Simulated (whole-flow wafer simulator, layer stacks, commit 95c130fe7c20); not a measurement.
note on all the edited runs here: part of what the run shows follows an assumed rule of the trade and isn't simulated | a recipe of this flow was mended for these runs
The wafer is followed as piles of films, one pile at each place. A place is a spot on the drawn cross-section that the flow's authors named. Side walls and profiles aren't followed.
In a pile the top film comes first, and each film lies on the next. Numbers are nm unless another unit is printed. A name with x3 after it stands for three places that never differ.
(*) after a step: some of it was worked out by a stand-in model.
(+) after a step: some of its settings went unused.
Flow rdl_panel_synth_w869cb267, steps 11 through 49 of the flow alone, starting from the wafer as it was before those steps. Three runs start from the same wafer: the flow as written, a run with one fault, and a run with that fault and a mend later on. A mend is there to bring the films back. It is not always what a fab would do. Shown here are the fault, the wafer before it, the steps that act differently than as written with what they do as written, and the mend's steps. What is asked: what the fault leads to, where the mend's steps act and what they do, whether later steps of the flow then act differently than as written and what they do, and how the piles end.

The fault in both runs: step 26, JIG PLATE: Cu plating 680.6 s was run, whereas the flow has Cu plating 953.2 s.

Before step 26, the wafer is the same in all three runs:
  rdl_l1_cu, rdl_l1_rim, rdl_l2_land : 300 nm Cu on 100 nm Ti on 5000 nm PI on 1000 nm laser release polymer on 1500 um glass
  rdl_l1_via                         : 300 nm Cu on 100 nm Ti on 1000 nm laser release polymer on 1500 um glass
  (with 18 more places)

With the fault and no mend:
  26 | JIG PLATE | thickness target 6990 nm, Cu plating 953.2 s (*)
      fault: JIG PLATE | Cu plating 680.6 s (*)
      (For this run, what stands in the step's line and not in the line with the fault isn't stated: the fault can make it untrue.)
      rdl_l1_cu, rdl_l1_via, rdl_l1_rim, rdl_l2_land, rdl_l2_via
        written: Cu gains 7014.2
        fault: Cu gains 5008.3
  Steps later in the flow that act otherwise than as written:
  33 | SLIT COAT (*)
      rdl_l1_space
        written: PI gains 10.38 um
        fault: PI gains 9022.2
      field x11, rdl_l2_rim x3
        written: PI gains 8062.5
        fault: PI gains 7601.1
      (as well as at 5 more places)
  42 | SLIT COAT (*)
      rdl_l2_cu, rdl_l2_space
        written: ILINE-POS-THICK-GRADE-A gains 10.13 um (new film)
        fault: ILINE-POS-THICK-GRADE-A gains 9884.3 (new film)
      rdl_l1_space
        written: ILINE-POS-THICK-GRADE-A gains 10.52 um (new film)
        fault: ILINE-POS-THICK-GRADE-A gains 10.24 um (new film)
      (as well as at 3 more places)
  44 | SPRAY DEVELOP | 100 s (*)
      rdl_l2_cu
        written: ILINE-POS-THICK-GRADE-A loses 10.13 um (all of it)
        fault: ILINE-POS-THICK-GRADE-A loses 9884.3 (all of it)
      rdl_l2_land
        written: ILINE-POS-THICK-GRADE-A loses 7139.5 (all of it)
        fault: ILINE-POS-THICK-GRADE-A loses 7416.2 (all of it)
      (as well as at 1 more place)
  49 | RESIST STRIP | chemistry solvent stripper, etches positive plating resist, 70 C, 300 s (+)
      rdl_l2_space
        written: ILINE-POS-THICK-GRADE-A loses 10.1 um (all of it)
        fault: ILINE-POS-THICK-GRADE-A loses 9854.6 (all of it)
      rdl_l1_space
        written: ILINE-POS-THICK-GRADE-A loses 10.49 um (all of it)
        fault: ILINE-POS-THICK-GRADE-A loses 10.21 um (all of it)
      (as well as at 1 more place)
  By the end, the piles at field x11, rdl_l1_cu, rdl_l1_space and 9 more depart from the flow's by more than 2% or 0.5 nm, whichever is larger.
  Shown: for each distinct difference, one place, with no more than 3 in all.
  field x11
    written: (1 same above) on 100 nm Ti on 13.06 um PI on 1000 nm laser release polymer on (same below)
    fault: (1 same above) on 100 nm Ti on 12.6 um PI on 1000 nm laser release polymer on (same below)
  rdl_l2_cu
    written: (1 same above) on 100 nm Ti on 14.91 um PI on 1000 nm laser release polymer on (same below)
    fault: (1 same above) on 100 nm Ti on 13.9 um PI on 1000 nm laser release polymer on (same below)
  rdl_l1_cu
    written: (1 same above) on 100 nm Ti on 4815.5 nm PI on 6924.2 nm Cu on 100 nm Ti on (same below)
    fault: (1 same above) on 100 nm Ti on 5120 nm PI on 4918.3 nm Cu on 100 nm Ti on (same below)

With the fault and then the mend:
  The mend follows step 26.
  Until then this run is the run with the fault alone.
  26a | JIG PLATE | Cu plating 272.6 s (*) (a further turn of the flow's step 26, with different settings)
      rdl_l1_cu, rdl_l1_via, rdl_l1_rim, rdl_l2_land, rdl_l2_via
        Cu gains 2006
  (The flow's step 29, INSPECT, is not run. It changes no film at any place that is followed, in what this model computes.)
  None of the later steps of the flow acts differently than as written at any place that is followed.
  At every place that both follow, the piles at the end match the flow's.
